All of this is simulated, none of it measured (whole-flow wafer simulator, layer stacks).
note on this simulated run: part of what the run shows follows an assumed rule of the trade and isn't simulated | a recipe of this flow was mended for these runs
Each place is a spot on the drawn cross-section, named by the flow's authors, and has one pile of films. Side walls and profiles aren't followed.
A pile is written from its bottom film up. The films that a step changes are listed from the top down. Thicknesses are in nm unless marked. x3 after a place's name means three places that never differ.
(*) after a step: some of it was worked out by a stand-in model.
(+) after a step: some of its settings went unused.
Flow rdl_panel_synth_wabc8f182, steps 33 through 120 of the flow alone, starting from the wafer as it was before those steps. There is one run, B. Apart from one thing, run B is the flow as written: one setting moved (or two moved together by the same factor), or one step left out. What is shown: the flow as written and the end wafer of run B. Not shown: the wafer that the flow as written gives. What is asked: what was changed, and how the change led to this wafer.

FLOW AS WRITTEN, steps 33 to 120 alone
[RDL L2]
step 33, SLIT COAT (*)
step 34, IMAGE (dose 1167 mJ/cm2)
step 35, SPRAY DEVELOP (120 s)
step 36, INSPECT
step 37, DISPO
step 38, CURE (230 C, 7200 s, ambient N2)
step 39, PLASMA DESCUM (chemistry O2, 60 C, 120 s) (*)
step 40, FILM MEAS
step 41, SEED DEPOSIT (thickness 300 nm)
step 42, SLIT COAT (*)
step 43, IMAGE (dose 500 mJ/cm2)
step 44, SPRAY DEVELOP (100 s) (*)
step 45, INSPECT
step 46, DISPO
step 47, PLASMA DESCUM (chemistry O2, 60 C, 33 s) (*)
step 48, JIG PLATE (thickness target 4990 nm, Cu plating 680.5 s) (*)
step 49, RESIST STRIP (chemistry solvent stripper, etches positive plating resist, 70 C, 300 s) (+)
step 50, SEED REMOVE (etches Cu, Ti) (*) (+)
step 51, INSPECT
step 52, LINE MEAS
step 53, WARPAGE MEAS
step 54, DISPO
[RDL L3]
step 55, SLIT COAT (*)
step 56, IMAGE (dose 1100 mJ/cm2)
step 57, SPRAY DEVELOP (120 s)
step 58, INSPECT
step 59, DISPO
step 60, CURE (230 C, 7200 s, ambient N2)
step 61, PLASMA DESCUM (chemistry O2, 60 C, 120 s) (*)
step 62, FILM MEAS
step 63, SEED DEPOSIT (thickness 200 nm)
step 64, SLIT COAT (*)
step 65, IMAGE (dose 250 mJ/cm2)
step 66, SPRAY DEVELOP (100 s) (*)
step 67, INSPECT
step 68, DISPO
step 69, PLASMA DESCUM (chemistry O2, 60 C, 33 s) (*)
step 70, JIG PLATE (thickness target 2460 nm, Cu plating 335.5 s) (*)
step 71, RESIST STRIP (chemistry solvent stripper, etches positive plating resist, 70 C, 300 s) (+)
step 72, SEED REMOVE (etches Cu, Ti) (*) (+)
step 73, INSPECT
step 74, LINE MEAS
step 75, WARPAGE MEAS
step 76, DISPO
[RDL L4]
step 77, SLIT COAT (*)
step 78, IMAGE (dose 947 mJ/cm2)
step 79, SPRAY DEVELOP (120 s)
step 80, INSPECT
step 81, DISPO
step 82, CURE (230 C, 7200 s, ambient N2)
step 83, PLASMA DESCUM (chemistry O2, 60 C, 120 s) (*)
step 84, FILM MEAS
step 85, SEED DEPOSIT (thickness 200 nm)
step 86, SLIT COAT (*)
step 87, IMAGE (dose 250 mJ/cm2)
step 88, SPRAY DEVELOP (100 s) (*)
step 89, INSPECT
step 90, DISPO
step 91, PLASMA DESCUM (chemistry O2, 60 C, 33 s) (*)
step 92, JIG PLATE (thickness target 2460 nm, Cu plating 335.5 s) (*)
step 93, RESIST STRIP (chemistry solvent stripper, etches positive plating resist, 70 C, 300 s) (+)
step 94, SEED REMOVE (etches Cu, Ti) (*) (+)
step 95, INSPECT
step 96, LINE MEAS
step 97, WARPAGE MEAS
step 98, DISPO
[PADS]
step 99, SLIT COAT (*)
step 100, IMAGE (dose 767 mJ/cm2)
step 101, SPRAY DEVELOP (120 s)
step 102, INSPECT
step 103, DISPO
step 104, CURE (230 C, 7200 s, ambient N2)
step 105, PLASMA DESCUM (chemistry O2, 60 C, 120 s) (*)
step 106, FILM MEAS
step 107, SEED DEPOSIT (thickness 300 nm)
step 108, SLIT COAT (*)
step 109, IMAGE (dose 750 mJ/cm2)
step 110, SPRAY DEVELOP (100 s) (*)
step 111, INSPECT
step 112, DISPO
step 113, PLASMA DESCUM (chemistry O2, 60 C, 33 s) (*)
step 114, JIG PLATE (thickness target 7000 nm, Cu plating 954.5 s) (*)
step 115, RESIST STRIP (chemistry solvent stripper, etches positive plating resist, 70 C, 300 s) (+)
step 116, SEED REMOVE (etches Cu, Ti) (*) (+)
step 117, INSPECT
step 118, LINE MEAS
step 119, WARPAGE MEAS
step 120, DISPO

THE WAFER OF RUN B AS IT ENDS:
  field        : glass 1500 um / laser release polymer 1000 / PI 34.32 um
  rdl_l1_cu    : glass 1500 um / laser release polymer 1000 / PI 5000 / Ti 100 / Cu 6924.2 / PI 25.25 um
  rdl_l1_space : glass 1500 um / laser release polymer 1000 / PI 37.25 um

What caused this: step 48, JIG PLATE: Cu plating 374.3 s was run, while the flow as written has Cu plating 680.5 s.

Step by step, how the change led to this:
  step 48, JIG PLATE (thickness target 4990 nm, Cu plating 680.5 s) (*)
      rdl_l2_cu, rdl_l2_land, rdl_l2_via, rdl_l2_rim, rdl_l3_land, rdl_l3_via: +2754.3 Cu (as written it would have been: +5007.5 Cu)
  step 55, SLIT COAT (*)
      rdl_l2_space: +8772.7 PI (as written it would have been: +10.58 um PI)
      rdl_l2_via: +9601.5 PI (new film) (as written it would have been: +10.74 um PI (new film))
      (as well as at 18 more places)
  step 64, SLIT COAT (*)
      rdl_l2_cu: +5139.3 ILINE-POS-THICK-GRADE-A (new film) (as written it would have been: +5291.3 ILINE-POS-THICK-GRADE-A (new film))
      rdl_l2_space: +5332.6 ILINE-POS-THICK-GRADE-A (new film) (as written it would have been: +5624.6 ILINE-POS-THICK-GRADE-A (new film))
      (as well as at 7 more places)
  step 66, SPRAY DEVELOP (100 s) (*)
      rdl_l3_cu: -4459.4 ILINE-POS-THICK-GRADE-A (all of it) (as written it would have been: -4624.3 ILINE-POS-THICK-GRADE-A (all of it))
      rdl_l3_land: -3033.3 ILINE-POS-THICK-GRADE-A (all of it) (as written it would have been: -2880.1 ILINE-POS-THICK-GRADE-A (all of it))
      (as well as at 1 more place)
  step 71, RESIST STRIP (chemistry solvent stripper, etches positive plating resist, 70 C, 300 s) (+)
      rdl_l2_cu: -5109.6 ILINE-POS-THICK-GRADE-A (all of it) (as written it would have been: -5261.6 ILINE-POS-THICK-GRADE-A (all of it))
      rdl_l2_space: -5302.9 ILINE-POS-THICK-GRADE-A (all of it) (as written it would have been: -5594.9 ILINE-POS-THICK-GRADE-A (all of it))
      (as well as at 4 more places)
  step 77, SLIT COAT (*)
      rdl_l2_space: +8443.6 PI (as written it would have been: +8736.1 PI)
      rdl_l1_rim: +7838.1 PI (as written it would have been: +8189.4 PI)
      (as well as at 5 more places)
  step 86, SLIT COAT (*)
      rdl_l2_cu: +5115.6 ILINE-POS-THICK-GRADE-A (new film) (as written it would have been: +5242.1 ILINE-POS-THICK-GRADE-A (new film))
      rdl_l2_space: +5112.9 ILINE-POS-THICK-GRADE-A (new film) (as written it would have been: +5237.3 ILINE-POS-THICK-GRADE-A (new film))
      (as well as at 2 more places)
  step 93, RESIST STRIP (chemistry solvent stripper, etches positive plating resist, 70 C, 300 s) (+)
      rdl_l2_cu: -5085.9 ILINE-POS-THICK-GRADE-A (all of it) (as written it would have been: -5212.4 ILINE-POS-THICK-GRADE-A (all of it))
      rdl_l2_space: -5083.2 ILINE-POS-THICK-GRADE-A (all of it) (as written it would have been: -5207.6 ILINE-POS-THICK-GRADE-A (all of it))
      (as well as at 2 more places)
  step 99, SLIT COAT (*)
      rdl_l2_via: +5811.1 PI (as written it would have been: +5584.8 PI)
  step 108, SLIT COAT (*)
      rdl_l2_cu, rdl_l2_space: +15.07 um ILINE-POS-THICK-GRADE-A (new film) (as written it would have been: +15.16 um ILINE-POS-THICK-GRADE-A (new film))
      rdl_l1_space: +15.02 um ILINE-POS-THICK-GRADE-A (new film) (as written it would have been: +15.01 um ILINE-POS-THICK-GRADE-A (new film))
      (as well as at 8 more places)
  step 115, RESIST STRIP (chemistry solvent stripper, etches positive plating resist, 70 C, 300 s) (+)
      rdl_l2_cu, rdl_l2_space: -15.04 um ILINE-POS-THICK-GRADE-A (all of it) (as written it would have been: -15.13 um ILINE-POS-THICK-GRADE-A (all of it))
      rdl_l1_space: -14.99 um ILINE-POS-THICK-GRADE-A (all of it) (as written it would have been: -14.98 um ILINE-POS-THICK-GRADE-A (all of it))
      (as well as at 8 more places)
